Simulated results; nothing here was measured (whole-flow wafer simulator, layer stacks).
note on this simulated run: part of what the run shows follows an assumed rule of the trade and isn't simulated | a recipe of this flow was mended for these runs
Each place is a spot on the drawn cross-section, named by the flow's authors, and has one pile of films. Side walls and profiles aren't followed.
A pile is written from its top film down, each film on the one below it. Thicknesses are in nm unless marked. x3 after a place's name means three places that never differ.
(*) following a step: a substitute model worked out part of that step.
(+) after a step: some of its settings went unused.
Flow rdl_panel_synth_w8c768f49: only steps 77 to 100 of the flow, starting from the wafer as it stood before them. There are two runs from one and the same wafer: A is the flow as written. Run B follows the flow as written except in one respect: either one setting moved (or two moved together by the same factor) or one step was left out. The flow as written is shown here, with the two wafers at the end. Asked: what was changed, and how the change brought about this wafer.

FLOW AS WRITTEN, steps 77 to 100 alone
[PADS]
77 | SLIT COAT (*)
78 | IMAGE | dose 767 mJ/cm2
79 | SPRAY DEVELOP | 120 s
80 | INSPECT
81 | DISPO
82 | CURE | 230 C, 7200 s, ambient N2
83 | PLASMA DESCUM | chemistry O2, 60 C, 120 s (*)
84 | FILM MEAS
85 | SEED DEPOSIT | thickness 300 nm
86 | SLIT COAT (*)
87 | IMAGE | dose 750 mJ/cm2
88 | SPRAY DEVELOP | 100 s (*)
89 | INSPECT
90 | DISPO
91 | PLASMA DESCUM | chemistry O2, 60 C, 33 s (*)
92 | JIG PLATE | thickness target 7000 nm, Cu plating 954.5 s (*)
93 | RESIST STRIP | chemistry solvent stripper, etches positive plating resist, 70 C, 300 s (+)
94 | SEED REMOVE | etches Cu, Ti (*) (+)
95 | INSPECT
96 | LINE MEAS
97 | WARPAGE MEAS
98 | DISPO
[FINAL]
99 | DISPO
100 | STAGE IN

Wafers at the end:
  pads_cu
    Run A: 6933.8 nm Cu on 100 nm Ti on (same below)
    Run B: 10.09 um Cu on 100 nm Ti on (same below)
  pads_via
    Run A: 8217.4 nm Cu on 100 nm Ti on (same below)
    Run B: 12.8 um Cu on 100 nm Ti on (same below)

Cause: step 92, JIG PLATE: Cu plating 1384 s was run, while the flow as written has Cu plating 954.5 s.

The path from the change to this, step by step:
  92 | JIG PLATE | thickness target 7000 nm, Cu plating 954.5 s (*)
      pads_cu, pads_land: A Cu gains 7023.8 | B Cu gains 10.18 um
      pads_via: A Cu gains 8307.4 | B Cu gains 12.89 um
